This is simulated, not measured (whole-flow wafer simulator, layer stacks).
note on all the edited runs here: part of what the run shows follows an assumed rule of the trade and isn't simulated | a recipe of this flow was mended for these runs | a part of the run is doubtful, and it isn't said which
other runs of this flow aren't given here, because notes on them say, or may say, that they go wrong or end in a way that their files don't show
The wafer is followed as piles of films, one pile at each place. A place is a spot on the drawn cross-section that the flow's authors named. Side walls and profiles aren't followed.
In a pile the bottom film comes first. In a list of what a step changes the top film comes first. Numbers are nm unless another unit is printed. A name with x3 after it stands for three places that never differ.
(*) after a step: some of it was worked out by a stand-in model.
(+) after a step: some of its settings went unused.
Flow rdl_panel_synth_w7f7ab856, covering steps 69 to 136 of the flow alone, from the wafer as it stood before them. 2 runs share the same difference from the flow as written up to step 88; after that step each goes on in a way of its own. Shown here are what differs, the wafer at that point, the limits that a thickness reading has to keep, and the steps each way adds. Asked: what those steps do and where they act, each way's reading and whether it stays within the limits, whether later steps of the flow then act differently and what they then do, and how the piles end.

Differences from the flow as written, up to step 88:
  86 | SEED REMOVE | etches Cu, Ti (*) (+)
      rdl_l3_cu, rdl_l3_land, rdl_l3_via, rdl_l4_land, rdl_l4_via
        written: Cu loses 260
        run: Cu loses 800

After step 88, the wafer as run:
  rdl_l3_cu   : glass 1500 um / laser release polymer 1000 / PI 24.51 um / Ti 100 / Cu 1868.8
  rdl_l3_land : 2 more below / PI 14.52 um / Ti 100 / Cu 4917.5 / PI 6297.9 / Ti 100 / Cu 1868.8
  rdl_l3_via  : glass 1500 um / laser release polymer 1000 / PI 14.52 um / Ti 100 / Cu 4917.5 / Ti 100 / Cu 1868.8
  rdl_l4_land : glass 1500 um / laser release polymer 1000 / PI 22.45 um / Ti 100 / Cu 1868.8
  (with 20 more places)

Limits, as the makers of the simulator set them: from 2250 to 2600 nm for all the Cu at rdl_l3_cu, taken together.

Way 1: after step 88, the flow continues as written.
  Reading after step 88: 1868.8 nm, not within the limits.
  Later steps of the flow acting differently than as written (3 other steps are not shown; they differ only slightly, by no more than 2% or 0.5 nm, whichever is larger):
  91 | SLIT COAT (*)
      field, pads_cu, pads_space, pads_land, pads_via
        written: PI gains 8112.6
        way: PI gains 7744.5
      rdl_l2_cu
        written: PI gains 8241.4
        way: PI gains 7871.1
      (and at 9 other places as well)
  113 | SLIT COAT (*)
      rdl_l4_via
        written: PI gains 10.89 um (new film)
        way: PI gains 10.95 um (new film)
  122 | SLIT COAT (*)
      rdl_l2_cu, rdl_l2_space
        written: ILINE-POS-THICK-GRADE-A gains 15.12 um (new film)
        way: ILINE-POS-THICK-GRADE-A gains 15.13 um (new film)
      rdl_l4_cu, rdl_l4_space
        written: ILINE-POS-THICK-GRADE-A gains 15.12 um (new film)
        way: ILINE-POS-THICK-GRADE-A gains 15.11 um (new film)
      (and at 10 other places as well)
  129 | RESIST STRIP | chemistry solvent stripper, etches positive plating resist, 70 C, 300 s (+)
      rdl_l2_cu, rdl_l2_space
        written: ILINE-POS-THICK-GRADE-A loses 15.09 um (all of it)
        way: ILINE-POS-THICK-GRADE-A loses 15.1 um (all of it)
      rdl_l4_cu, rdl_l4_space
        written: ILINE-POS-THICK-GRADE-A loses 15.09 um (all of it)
        way: ILINE-POS-THICK-GRADE-A loses 15.08 um (all of it)
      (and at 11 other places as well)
  At rdl_l2_land, rdl_l3_cu, rdl_l2_rim, rdl_l3_land, rdl_l3_via, rdl_l4_land, rdl_l4_via, the piles at the end differ from the flow's by more than 2% or 0.5 nm, whichever is larger.
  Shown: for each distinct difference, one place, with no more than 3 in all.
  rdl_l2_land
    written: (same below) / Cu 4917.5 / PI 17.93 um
    way: (same below) / Cu 4917.5 / PI 17.57 um
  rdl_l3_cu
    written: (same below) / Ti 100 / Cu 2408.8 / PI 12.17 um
    way: (same below) / Ti 100 / Cu 1868.8 / PI 12.23 um
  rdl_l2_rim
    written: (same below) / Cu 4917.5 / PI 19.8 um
    way: (same below) / Cu 4917.5 / PI 19.31 um

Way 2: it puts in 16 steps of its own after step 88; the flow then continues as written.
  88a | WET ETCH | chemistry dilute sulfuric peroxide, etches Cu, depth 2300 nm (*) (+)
      rdl_l3_cu, rdl_l3_land, rdl_l3_via, rdl_l4_land, rdl_l4_via
        Cu loses 1868.8 (all of it)
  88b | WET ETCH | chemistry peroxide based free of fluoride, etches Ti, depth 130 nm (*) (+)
      rdl_l3_cu, rdl_l3_land, rdl_l3_via, rdl_l4_land, rdl_l4_via
        Ti loses 100 (all of it)
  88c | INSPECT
      does not change any film at any place that is followed
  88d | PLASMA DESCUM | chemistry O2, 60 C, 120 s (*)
      does not change any film at any place that is followed
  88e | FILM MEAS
      does not change any film at any place that is followed
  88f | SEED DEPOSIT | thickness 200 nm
      field, far_pads_cu, rdl_l1_cu and 21 more
        Cu gains 200 (new film), Ti gains 100 (new film)
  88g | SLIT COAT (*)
      field, rdl_l4_cu, rdl_l4_space and 6 more
        ILINE-POS-THICK-GRADE-A gains 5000 (new film)
      rdl_l3_cu, rdl_l3_space
        ILINE-POS-THICK-GRADE-A gains 4648.1 (new film)
      far_pads_cu
        ILINE-POS-THICK-GRADE-A gains 4858.1 (new film)
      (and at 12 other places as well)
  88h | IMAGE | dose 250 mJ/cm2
      does not change any film at any place that is followed
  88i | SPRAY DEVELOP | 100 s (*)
      rdl_l4_land, rdl_l4_via
        ILINE-POS-THICK-GRADE-A loses 5000 (all of it)
      rdl_l3_cu
        ILINE-POS-THICK-GRADE-A loses 4648.1 (all of it)
      rdl_l3_land
        ILINE-POS-THICK-GRADE-A loses 2919.1 (all of it)
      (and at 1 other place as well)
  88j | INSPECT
      does not change any film at any place that is followed
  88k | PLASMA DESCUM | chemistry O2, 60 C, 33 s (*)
      field, far_pads_cu, rdl_l1_cu and 16 more
        ILINE-POS-THICK-GRADE-A loses 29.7
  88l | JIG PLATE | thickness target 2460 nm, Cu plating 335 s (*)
      rdl_l3_cu, rdl_l3_land, rdl_l3_via, rdl_l4_land, rdl_l4_via
        Cu gains 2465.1
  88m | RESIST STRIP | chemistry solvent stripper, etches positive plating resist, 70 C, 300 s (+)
      field, rdl_l4_cu, rdl_l4_space, pads_cu, pads_space, pads_land, pads_via
        ILINE-POS-THICK-GRADE-A loses 4970.3 (all of it)
      far_pads_cu
        ILINE-POS-THICK-GRADE-A loses 4828.4 (all of it)
      rdl_l1_cu
        ILINE-POS-THICK-GRADE-A loses 5036.1 (all of it)
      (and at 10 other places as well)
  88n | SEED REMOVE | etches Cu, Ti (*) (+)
      field, far_pads_cu, rdl_l1_cu and 16 more
        Cu loses 200 (all of it), Ti loses 100 (all of it)
      rdl_l3_cu, rdl_l3_land, rdl_l3_via, rdl_l4_land, rdl_l4_via
        Cu loses 260
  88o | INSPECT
      does not change any film at any place that is followed
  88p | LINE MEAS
      does not change any film at any place that is followed
  Reading after step 88p: 2405.1 nm, inside the limits.
  Later steps of the flow acting differently than as written (4 other steps are not shown; they differ only slightly, by no more than 2% or 0.5 nm, whichever is larger):
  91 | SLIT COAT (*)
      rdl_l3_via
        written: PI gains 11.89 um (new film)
        way: PI gains 11.97 um (new film)
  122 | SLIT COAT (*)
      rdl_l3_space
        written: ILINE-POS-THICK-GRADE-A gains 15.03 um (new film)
        way: ILINE-POS-THICK-GRADE-A gains 15.04 um (new film)
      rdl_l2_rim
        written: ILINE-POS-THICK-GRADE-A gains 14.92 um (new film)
        way: ILINE-POS-THICK-GRADE-A gains 14.91 um (new film)
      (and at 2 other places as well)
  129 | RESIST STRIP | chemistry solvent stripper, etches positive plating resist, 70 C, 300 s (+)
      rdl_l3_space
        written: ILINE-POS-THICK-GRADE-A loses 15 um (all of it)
        way: ILINE-POS-THICK-GRADE-A loses 15.01 um (all of it)
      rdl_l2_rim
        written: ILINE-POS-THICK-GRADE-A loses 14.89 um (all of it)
        way: ILINE-POS-THICK-GRADE-A loses 14.88 um (all of it)
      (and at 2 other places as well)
  The piles end only slightly different from the flow's at the places that both follow, by no more than 2% or 0.5 nm, whichever is larger.

Keeping within the limits: way 2. Outside them: way 1.
